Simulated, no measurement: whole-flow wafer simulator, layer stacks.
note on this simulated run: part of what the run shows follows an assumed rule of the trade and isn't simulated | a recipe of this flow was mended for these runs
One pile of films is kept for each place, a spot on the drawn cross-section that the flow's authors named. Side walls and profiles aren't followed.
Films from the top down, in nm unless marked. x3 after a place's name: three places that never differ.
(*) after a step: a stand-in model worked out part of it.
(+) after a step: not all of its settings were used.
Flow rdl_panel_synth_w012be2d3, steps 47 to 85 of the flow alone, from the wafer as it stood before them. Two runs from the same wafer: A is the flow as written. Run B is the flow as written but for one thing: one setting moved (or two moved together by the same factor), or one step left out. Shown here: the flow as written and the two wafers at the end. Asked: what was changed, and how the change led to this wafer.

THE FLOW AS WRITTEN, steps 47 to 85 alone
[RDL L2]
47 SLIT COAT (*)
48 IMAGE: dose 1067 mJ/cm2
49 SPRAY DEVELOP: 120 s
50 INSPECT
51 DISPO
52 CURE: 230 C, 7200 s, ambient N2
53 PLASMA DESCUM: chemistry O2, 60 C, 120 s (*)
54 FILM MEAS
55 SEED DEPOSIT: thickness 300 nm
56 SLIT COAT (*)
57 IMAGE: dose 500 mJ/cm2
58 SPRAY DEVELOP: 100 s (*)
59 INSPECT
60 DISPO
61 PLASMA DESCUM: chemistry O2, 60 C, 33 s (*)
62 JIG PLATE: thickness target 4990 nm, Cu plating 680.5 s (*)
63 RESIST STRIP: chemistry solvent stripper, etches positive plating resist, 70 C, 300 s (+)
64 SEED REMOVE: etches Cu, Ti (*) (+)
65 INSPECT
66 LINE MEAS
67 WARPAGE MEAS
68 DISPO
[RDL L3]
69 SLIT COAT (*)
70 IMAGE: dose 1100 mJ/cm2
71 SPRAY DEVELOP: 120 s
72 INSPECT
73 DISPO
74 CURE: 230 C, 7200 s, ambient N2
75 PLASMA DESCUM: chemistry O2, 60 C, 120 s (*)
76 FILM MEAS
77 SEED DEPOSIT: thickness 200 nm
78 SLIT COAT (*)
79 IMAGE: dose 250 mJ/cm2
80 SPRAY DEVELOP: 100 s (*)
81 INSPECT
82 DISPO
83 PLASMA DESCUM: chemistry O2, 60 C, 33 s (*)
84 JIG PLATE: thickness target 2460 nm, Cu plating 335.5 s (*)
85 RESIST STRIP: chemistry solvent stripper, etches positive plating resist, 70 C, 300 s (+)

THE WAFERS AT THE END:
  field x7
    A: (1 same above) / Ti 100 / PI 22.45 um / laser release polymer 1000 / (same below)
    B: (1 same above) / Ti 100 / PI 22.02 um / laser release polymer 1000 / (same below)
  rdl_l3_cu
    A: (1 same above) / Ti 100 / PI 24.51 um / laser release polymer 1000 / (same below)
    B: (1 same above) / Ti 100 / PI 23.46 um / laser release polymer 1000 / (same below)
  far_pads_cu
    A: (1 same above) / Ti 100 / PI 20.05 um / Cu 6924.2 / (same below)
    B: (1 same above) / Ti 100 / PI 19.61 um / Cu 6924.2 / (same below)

The cause: step 62, JIG PLATE: Cu plating 488.6 s was run, where the flow has Cu plating 680.5 s.

How the change led to this, step by step:
  62 JIG PLATE: thickness target 4990 nm, Cu plating 680.5 s (*)
      rdl_l2_cu, rdl_l2_land, rdl_l2_via, rdl_l2_rim, rdl_l3_land, rdl_l3_via: A Cu +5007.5 | B Cu +3595.4
  69 SLIT COAT (*)
      rdl_l2_space: A PI +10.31 um | B PI +9190.8
      field x7, rdl_l4_land x2: A PI +7936.4 | B PI +7500
      (and at 12 more places)
  78 SLIT COAT (*)
      rdl_l3_cu, rdl_l3_space: A ILINE-POS-THICK-GRADE-A +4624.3 (new film) | B ILINE-POS-THICK-GRADE-A +4526.9 (new film)
      rdl_l2_space: A ILINE-POS-THICK-GRADE-A +5535.4 (new film) | B ILINE-POS-THICK-GRADE-A +5334.4 (new film)
      (and at 4 more places)
  80 SPRAY DEVELOP: 100 s (*)
      rdl_l3_cu: A ILINE-POS-THICK-GRADE-A -4624.3 (all of it) | B ILINE-POS-THICK-GRADE-A -4526.9 (all of it)
      rdl_l3_land: A ILINE-POS-THICK-GRADE-A -2880.1 (all of it) | B ILINE-POS-THICK-GRADE-A -2970.7 (all of it)
  85 RESIST STRIP: chemistry solvent stripper, etches positive plating resist, 70 C, 300 s (+)
      rdl_l2_space: A ILINE-POS-THICK-GRADE-A -5505.7 (all of it) | B ILINE-POS-THICK-GRADE-A -5304.7 (all of it)
      rdl_l1_rim: A ILINE-POS-THICK-GRADE-A -5069.9 (all of it) | B ILINE-POS-THICK-GRADE-A -4870.1 (all of it)
      (and at 3 more places)
